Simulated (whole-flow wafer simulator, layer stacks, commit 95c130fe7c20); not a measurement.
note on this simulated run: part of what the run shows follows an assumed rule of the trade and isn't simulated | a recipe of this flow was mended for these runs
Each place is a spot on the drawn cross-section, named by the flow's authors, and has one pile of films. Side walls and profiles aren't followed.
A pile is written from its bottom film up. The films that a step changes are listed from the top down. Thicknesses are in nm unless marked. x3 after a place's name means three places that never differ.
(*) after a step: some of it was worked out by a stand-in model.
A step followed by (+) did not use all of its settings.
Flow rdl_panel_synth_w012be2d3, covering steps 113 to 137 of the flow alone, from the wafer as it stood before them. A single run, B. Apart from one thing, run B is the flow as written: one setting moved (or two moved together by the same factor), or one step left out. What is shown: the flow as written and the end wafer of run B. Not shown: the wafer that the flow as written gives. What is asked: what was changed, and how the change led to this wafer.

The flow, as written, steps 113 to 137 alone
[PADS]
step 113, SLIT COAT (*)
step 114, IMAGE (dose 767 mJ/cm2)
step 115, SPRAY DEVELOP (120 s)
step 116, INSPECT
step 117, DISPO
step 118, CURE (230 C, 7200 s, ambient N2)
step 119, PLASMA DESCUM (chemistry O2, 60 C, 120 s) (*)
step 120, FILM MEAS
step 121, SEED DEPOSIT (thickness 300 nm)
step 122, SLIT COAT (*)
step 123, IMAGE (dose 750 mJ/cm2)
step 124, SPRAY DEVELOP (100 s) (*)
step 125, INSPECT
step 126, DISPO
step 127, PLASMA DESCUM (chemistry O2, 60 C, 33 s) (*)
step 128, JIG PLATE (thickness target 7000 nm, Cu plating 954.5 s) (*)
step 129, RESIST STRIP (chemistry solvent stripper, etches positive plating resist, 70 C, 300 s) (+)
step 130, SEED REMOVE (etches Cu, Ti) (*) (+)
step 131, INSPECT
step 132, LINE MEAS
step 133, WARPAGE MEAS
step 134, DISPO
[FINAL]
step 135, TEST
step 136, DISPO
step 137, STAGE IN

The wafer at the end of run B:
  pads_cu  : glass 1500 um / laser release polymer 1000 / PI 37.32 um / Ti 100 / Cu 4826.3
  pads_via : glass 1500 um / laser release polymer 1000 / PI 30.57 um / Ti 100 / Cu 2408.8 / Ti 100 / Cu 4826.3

Cause: step 128, JIG PLATE: Cu plating 668.1 s was run, whereas the flow has Cu plating 954.5 s.

How this came from the change, step by step:
  step 128, JIG PLATE (thickness target 7000 nm, Cu plating 954.5 s) (*)
      pads_cu, pads_land: Cu gains 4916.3 (it would be, as written: Cu gains 7023.8)
      pads_via: Cu gains 4916.3 (it would be, as written: Cu gains 8307.4)
